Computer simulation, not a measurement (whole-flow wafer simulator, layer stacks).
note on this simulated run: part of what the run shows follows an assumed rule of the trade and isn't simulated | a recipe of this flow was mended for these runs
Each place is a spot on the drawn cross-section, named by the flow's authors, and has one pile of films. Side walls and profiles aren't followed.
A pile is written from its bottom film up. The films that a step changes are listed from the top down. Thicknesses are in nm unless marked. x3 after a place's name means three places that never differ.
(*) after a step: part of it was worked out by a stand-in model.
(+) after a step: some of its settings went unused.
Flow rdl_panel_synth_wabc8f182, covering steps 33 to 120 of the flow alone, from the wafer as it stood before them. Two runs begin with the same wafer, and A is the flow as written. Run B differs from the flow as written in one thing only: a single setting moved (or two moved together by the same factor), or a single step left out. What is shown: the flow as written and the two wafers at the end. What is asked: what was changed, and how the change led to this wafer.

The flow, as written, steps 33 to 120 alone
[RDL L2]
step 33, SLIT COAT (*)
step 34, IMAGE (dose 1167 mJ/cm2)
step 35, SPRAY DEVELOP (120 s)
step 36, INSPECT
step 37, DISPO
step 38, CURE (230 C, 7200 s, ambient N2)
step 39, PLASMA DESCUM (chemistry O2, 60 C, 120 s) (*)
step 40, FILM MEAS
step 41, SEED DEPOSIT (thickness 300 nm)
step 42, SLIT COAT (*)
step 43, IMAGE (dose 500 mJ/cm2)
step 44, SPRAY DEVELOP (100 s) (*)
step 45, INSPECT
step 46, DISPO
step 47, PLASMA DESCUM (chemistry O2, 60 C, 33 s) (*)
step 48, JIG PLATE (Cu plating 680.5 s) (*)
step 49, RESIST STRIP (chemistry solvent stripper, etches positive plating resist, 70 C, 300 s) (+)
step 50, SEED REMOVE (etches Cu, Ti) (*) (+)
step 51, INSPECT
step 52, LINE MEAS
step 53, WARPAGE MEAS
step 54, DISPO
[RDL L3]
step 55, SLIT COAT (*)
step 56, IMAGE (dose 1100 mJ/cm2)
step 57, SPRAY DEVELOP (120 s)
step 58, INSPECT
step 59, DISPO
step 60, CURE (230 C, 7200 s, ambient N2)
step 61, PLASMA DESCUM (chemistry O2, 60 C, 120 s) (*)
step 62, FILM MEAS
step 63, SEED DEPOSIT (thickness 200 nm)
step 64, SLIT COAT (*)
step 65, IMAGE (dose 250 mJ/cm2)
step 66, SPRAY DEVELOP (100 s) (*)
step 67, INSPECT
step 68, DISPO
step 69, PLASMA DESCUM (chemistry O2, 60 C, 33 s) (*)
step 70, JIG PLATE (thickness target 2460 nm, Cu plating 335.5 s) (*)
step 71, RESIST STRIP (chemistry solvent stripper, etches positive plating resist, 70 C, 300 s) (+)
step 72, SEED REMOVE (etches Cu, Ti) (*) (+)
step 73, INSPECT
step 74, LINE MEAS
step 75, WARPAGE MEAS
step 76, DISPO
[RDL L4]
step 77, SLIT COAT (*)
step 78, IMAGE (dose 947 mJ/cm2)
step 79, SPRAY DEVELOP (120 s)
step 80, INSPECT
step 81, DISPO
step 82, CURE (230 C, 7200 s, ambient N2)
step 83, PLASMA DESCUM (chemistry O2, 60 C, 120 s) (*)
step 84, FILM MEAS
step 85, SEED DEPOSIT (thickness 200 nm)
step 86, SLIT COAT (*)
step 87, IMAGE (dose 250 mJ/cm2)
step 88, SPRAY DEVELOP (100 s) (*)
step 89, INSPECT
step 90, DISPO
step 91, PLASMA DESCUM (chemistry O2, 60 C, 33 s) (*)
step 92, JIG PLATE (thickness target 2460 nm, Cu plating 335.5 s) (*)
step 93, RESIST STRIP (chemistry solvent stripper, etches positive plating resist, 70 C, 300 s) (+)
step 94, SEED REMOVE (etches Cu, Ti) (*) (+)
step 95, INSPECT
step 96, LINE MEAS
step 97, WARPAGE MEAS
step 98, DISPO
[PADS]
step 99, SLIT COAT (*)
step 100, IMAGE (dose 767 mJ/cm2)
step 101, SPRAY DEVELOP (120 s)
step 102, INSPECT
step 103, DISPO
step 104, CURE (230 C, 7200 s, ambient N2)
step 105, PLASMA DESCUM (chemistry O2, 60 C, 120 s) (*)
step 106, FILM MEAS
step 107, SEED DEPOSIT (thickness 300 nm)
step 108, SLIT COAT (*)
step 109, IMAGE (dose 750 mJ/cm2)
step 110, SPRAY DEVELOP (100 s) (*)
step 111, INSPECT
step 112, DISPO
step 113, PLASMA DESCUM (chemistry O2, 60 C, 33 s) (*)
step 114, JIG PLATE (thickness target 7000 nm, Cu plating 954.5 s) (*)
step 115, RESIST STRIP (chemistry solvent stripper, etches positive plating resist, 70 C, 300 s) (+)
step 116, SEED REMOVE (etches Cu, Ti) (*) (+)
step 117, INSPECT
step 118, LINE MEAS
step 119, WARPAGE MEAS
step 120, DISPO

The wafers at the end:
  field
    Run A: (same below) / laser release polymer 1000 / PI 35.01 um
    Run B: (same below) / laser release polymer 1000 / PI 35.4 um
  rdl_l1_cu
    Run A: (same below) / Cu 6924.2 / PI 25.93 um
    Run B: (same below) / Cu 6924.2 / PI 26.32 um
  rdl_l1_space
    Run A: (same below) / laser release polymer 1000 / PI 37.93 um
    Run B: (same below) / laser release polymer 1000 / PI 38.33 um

What caused this: step 48, JIG PLATE: Cu plating 843.8 s was run, whereas the flow has Cu plating 680.5 s.

How this came from the change, step by step:
  step 48, JIG PLATE (Cu plating 680.5 s) (*)
      rdl_l2_cu, rdl_l2_land, rdl_l2_via, rdl_l2_rim, rdl_l3_land, rdl_l3_via: A Cu gains 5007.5 | B Cu gains 6209.2
  step 55, SLIT COAT (*)
      rdl_l3_cu, rdl_l3_space: A PI gains 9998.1 | B PI gains 10.95 um
      rdl_l1_rim: A PI gains 9173.5 | B PI gains 10.08 um
      (and at 16 other places as well)
  step 64, SLIT COAT (*)
      rdl_l2_via: A ILINE-POS-THICK-GRADE-A gains 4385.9 (new film) | B ILINE-POS-THICK-GRADE-A gains 4244.5 (new film)
      rdl_l3_land: A ILINE-POS-THICK-GRADE-A gains 2880.1 (new film) | B ILINE-POS-THICK-GRADE-A gains 2817.5 (new film)
  step 66, SPRAY DEVELOP (100 s) (*)
      rdl_l3_land: A ILINE-POS-THICK-GRADE-A loses 2880.1 (all of it) | B ILINE-POS-THICK-GRADE-A loses 2817.5 (all of it)
  step 71, RESIST STRIP (chemistry solvent stripper, etches positive plating resist, 70 C, 300 s) (+)
      rdl_l2_via: A ILINE-POS-THICK-GRADE-A loses 4356.2 (all of it) | B ILINE-POS-THICK-GRADE-A loses 4214.8 (all of it)
  step 77, SLIT COAT (*)
      rdl_l3_land: A PI gains 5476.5 (new film) | B PI gains 5355.9 (new film)
      rdl_l3_via: A PI gains 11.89 um (new film) | B PI gains 11.73 um (new film)
  step 108, SLIT COAT (*)
      rdl_l2_cu, rdl_l2_space: A ILINE-POS-THICK-GRADE-A gains 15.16 um (new film) | B ILINE-POS-THICK-GRADE-A gains 15.18 um (new film)
      rdl_l2_land: A ILINE-POS-THICK-GRADE-A gains 14.84 um (new film) | B ILINE-POS-THICK-GRADE-A gains 14.83 um (new film)
      (and at 5 other places as well)
  step 115, RESIST STRIP (chemistry solvent stripper, etches positive plating resist, 70 C, 300 s) (+)
      rdl_l2_cu, rdl_l2_space: A ILINE-POS-THICK-GRADE-A loses 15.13 um (all of it) | B ILINE-POS-THICK-GRADE-A loses 15.15 um (all of it)
      rdl_l2_land: A ILINE-POS-THICK-GRADE-A loses 14.81 um (all of it) | B ILINE-POS-THICK-GRADE-A loses 14.8 um (all of it)
      (and at 5 other places as well)
